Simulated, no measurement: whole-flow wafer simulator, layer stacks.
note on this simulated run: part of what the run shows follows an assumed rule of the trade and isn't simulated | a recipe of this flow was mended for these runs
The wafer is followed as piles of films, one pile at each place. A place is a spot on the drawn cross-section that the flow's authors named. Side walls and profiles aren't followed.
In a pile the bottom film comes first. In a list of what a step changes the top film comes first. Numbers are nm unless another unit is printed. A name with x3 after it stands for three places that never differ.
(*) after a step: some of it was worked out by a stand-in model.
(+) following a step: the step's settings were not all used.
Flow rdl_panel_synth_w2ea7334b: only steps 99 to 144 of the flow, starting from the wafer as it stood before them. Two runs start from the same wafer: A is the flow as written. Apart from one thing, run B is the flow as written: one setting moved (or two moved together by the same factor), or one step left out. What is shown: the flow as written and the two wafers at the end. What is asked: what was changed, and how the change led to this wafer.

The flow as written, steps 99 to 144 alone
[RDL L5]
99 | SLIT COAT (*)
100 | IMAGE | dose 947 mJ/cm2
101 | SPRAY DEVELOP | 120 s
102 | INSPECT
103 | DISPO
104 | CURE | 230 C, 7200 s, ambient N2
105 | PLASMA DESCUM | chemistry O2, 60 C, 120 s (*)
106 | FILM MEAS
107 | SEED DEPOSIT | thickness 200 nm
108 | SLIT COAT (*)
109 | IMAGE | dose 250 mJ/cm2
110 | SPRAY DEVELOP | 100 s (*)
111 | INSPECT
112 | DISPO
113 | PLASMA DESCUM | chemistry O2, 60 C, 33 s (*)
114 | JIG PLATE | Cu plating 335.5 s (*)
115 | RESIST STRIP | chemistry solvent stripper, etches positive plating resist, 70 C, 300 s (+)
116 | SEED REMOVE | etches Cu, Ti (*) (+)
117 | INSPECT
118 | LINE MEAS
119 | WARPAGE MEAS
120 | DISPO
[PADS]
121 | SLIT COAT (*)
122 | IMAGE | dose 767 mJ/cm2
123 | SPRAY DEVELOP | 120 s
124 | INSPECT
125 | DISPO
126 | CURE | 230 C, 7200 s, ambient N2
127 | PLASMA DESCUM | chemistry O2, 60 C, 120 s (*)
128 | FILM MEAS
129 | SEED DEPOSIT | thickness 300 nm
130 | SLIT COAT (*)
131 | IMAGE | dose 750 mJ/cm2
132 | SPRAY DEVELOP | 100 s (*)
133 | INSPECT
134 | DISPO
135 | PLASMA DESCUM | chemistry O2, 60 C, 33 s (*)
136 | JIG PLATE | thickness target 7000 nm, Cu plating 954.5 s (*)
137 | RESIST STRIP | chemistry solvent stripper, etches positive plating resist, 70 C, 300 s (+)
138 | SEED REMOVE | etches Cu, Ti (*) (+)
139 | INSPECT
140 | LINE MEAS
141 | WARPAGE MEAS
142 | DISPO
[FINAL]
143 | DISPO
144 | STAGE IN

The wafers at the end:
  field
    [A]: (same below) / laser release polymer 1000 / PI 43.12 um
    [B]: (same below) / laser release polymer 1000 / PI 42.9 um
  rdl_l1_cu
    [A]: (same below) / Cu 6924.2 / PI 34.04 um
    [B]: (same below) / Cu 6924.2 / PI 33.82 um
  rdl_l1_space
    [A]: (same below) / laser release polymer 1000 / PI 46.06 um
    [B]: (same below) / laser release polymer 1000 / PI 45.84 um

The reason: step 114, JIG PLATE: Cu plating 255 s was run, whereas the flow has Cu plating 335.5 s.

The path from the change to this, step by step:
  114 | JIG PLATE | Cu plating 335.5 s (*)
      rdl_l5_cu, rdl_l5_land, rdl_l5_via, pads_land, pads_via: A +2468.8 Cu | B +1876.5 Cu
  121 | SLIT COAT (*)
      rdl_l2_cu, rdl_l2_space: A +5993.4 PI | B +5772.7 PI
      field: A +5893.8 PI | B +5673.9 PI
      (and at 21 other places as well)
  130 | SLIT COAT (*)
      rdl_l2_cu, rdl_l2_space: A +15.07 um ILINE-POS-THICK-GRADE-A (new film) | B +15.08 um ILINE-POS-THICK-GRADE-A (new film)
      rdl_l5_cu: A +15.12 um ILINE-POS-THICK-GRADE-A (new film) | B +14.92 um ILINE-POS-THICK-GRADE-A (new film)
      (and at 7 other places as well)
  132 | SPRAY DEVELOP | 100 s (*)
      pads_cu: A -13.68 um ILINE-POS-THICK-GRADE-A (all of it) | B -13.65 um ILINE-POS-THICK-GRADE-A (all of it)
      pads_land: A -13.11 um ILINE-POS-THICK-GRADE-A (all of it) | B -13.16 um ILINE-POS-THICK-GRADE-A (all of it)
      (and at 1 other place as well)
  137 | RESIST STRIP | chemistry solvent stripper, etches positive plating resist, 70 C, 300 s (+)
      rdl_l5_cu: A -15.09 um ILINE-POS-THICK-GRADE-A (all of it) | B -14.89 um ILINE-POS-THICK-GRADE-A (all of it)
      rdl_l5_space: A -15.09 um ILINE-POS-THICK-GRADE-A (all of it) | B -14.92 um ILINE-POS-THICK-GRADE-A (all of it)
      (and at 3 other places as well)
